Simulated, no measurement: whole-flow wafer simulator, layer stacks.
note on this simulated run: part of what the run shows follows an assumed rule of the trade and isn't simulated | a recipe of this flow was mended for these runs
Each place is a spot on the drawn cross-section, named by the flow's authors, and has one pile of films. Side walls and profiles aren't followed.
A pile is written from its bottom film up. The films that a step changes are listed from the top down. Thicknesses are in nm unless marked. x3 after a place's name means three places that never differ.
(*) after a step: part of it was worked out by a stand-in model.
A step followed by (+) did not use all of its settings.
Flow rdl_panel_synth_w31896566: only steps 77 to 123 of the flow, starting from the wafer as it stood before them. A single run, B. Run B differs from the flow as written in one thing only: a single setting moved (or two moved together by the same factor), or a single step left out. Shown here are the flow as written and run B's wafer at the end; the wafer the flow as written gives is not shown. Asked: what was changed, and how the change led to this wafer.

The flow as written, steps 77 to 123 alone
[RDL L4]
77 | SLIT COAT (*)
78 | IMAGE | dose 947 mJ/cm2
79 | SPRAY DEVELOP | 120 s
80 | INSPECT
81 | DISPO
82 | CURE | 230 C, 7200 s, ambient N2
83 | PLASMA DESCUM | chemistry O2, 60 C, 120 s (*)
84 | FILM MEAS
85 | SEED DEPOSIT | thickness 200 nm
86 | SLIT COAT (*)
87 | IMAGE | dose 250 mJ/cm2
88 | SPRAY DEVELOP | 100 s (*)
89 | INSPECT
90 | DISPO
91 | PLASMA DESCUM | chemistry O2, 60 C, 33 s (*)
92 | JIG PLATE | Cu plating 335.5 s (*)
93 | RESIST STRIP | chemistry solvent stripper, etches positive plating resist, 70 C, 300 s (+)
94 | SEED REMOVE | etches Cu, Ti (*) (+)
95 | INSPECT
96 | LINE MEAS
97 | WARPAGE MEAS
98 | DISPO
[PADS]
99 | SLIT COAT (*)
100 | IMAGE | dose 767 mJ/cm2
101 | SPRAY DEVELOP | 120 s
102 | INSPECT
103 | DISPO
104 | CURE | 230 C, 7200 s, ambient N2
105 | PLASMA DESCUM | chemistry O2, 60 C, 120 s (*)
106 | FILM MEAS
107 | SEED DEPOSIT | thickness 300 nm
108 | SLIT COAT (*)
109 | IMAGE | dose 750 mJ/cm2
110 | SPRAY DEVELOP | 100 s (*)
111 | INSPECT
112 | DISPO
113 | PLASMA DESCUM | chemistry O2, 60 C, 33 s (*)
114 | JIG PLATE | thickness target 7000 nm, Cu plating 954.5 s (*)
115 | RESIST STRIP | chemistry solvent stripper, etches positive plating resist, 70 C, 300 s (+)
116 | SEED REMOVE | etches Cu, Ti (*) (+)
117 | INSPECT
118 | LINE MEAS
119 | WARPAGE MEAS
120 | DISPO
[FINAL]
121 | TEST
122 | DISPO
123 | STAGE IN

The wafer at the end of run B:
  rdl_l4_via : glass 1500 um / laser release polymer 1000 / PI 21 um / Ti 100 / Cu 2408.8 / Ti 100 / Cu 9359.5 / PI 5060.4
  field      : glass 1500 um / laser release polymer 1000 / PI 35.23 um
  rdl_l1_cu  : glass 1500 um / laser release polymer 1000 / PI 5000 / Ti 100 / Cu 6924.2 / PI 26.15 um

The reason: step 92, JIG PLATE: Cu plating 416 s was run, whereas the flow has Cu plating 335.5 s.

Step by step, how the change led to this:
  92 | JIG PLATE | Cu plating 335.5 s (*)
      rdl_l4_cu, rdl_l4_land, pads_land, pads_via: Cu gains 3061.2 (it would be, as written: Cu gains 2468.8)
      rdl_l4_via: Cu gains 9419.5 (it would be, as written: Cu gains 2468.8)
  99 | SLIT COAT (*)
      rdl_l4_via: PI gains 5060.4 (new film) (it would be, as written: PI gains 10.89 um (new film))
      field: PI gains 6119.3 (it would be, as written: PI gains 5893.8)
      (and at 18 other places as well)
  108 | SLIT COAT (*)
      rdl_l2_via: ILINE-POS-THICK-GRADE-A gains 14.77 um (new film) (it would be, as written: ILINE-POS-THICK-GRADE-A gains 14.76 um (new film))
      rdl_l3_via: ILINE-POS-THICK-GRADE-A gains 14.81 um (new film) (it would be, as written: ILINE-POS-THICK-GRADE-A gains 14.8 um (new film))
      (and at 8 other places as well)
  110 | SPRAY DEVELOP | 100 s (*)
      pads_cu: ILINE-POS-THICK-GRADE-A loses 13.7 um (all of it) (it would be, as written: ILINE-POS-THICK-GRADE-A loses 13.68 um (all of it))
      pads_land: ILINE-POS-THICK-GRADE-A loses 13.06 um (all of it) (it would be, as written: ILINE-POS-THICK-GRADE-A loses 13.11 um (all of it))
      (and at 1 other place as well)
  114 | JIG PLATE | thickness target 7000 nm, Cu plating 954.5 s (*)
      pads_via: Au/Ni/Cu gains 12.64 um (new film) (it would be, as written: Au/Ni/Cu gains 12.72 um (new film))
  115 | RESIST STRIP | chemistry solvent stripper, etches positive plating resist, 70 C, 300 s (+)
      rdl_l2_land: ILINE-POS-THICK-GRADE-A loses 14.82 um (all of it) (it would be, as written: ILINE-POS-THICK-GRADE-A loses 14.81 um (all of it))
      rdl_l2_via: ILINE-POS-THICK-GRADE-A loses 14.74 um (all of it) (it would be, as written: ILINE-POS-THICK-GRADE-A loses 14.73 um (all of it))
      (and at 6 other places as well)
